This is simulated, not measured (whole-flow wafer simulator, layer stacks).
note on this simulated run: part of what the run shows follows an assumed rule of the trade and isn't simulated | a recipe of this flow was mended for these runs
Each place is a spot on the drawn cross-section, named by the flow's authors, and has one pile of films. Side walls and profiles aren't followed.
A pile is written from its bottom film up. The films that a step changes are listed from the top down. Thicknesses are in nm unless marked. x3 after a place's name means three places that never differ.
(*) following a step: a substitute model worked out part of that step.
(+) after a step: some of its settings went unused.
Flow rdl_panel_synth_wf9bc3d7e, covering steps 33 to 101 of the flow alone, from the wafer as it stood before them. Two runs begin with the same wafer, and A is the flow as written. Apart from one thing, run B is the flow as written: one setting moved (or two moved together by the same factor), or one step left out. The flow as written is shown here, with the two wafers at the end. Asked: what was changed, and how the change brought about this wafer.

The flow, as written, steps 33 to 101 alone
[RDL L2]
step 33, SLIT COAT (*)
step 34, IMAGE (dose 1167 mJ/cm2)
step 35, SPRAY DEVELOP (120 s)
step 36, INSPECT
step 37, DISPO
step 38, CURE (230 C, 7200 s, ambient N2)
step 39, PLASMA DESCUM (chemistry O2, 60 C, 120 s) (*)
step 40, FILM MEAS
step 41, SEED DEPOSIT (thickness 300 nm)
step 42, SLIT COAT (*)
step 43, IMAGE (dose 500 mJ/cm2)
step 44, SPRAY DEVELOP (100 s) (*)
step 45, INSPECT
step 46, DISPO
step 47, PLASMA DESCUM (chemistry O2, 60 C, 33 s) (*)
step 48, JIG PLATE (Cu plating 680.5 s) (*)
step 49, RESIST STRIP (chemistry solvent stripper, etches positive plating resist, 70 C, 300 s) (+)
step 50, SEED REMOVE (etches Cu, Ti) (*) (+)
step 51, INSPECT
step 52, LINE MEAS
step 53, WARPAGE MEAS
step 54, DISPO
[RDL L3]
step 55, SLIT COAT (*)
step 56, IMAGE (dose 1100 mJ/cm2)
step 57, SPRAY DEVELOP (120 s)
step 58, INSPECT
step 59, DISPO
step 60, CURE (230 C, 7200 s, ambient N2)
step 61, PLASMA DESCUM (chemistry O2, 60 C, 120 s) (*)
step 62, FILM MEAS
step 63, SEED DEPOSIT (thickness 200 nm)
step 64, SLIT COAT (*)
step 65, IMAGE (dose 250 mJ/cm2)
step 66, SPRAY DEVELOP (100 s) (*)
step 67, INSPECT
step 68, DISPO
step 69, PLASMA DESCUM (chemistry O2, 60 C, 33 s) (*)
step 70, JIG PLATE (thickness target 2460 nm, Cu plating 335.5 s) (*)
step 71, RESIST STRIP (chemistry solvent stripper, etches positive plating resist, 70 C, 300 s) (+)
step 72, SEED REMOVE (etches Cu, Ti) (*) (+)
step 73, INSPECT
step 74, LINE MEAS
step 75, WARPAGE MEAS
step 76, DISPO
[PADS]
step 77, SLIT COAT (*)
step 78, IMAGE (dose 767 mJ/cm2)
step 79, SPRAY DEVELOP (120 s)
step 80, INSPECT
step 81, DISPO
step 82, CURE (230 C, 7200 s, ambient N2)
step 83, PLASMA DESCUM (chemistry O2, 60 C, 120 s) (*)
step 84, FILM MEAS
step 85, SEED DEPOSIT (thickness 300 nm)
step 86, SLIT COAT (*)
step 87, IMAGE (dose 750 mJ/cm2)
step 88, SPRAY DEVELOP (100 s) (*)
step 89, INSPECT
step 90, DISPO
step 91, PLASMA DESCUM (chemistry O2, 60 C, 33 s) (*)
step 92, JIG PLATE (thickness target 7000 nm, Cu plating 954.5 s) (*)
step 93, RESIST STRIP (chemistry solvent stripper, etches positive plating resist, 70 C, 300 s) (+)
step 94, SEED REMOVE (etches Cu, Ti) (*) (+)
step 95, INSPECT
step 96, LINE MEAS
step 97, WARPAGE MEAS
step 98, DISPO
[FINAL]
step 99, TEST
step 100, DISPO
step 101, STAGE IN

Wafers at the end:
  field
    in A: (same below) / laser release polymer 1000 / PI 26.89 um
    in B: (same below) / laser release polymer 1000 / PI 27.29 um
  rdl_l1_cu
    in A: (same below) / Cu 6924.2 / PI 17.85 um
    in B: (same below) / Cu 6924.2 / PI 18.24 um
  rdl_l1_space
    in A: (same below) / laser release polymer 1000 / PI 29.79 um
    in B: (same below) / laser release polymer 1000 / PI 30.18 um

The reason: step 48, JIG PLATE: Cu plating 843.8 s was run, though the flow has Cu plating 680.5 s.

Step by step, how the change led to this:
  step 48, JIG PLATE (Cu plating 680.5 s) (*)
      rdl_l2_cu, rdl_l2_land, rdl_l2_via, rdl_l2_rim, rdl_l3_land, rdl_l3_via: A +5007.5 Cu | B +6209.2 Cu
  step 55, SLIT COAT (*)
      rdl_l3_cu, rdl_l3_space: A +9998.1 PI | B +10.95 um PI
      rdl_l1_rim: A +9173.5 PI | B +10.08 um PI
      (as well as at 12 more places)
  step 64, SLIT COAT (*)
      rdl_l2_via: A +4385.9 ILINE-POS-THICK-GRADE-A (new film) | B +4244.5 ILINE-POS-THICK-GRADE-A (new film)
      rdl_l3_land: A +2880.1 ILINE-POS-THICK-GRADE-A (new film) | B +2817.5 ILINE-POS-THICK-GRADE-A (new film)
  step 66, SPRAY DEVELOP (100 s) (*)
      rdl_l3_land: A -2880.1 ILINE-POS-THICK-GRADE-A (all of it) | B -2817.5 ILINE-POS-THICK-GRADE-A (all of it)
  step 71, RESIST STRIP (chemistry solvent stripper, etches positive plating resist, 70 C, 300 s) (+)
      rdl_l2_via: A -4356.2 ILINE-POS-THICK-GRADE-A (all of it) | B -4214.8 ILINE-POS-THICK-GRADE-A (all of it)
  step 77, SLIT COAT (*)
      rdl_l2_via: A +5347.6 PI | B +5214.7 PI
      rdl_l3_via: A +10.46 um PI (new film) | B +10.36 um PI (new film)
  step 86, SLIT COAT (*)
      rdl_l1_cu: A +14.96 um ILINE-POS-THICK-GRADE-A (new film) | B +14.97 um ILINE-POS-THICK-GRADE-A (new film)
      rdl_l1_space: A +15.05 um ILINE-POS-THICK-GRADE-A (new film) | B +15.04 um ILINE-POS-THICK-GRADE-A (new film)
      (as well as at 9 more places)
  step 93, RESIST STRIP (chemistry solvent stripper, etches positive plating resist, 70 C, 300 s) (+)
      rdl_l1_cu: A -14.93 um ILINE-POS-THICK-GRADE-A (all of it) | B -14.94 um ILINE-POS-THICK-GRADE-A (all of it)
      rdl_l1_space: A -15.02 um ILINE-POS-THICK-GRADE-A (all of it) | B -15.01 um ILINE-POS-THICK-GRADE-A (all of it)
      (as well as at 9 more places)
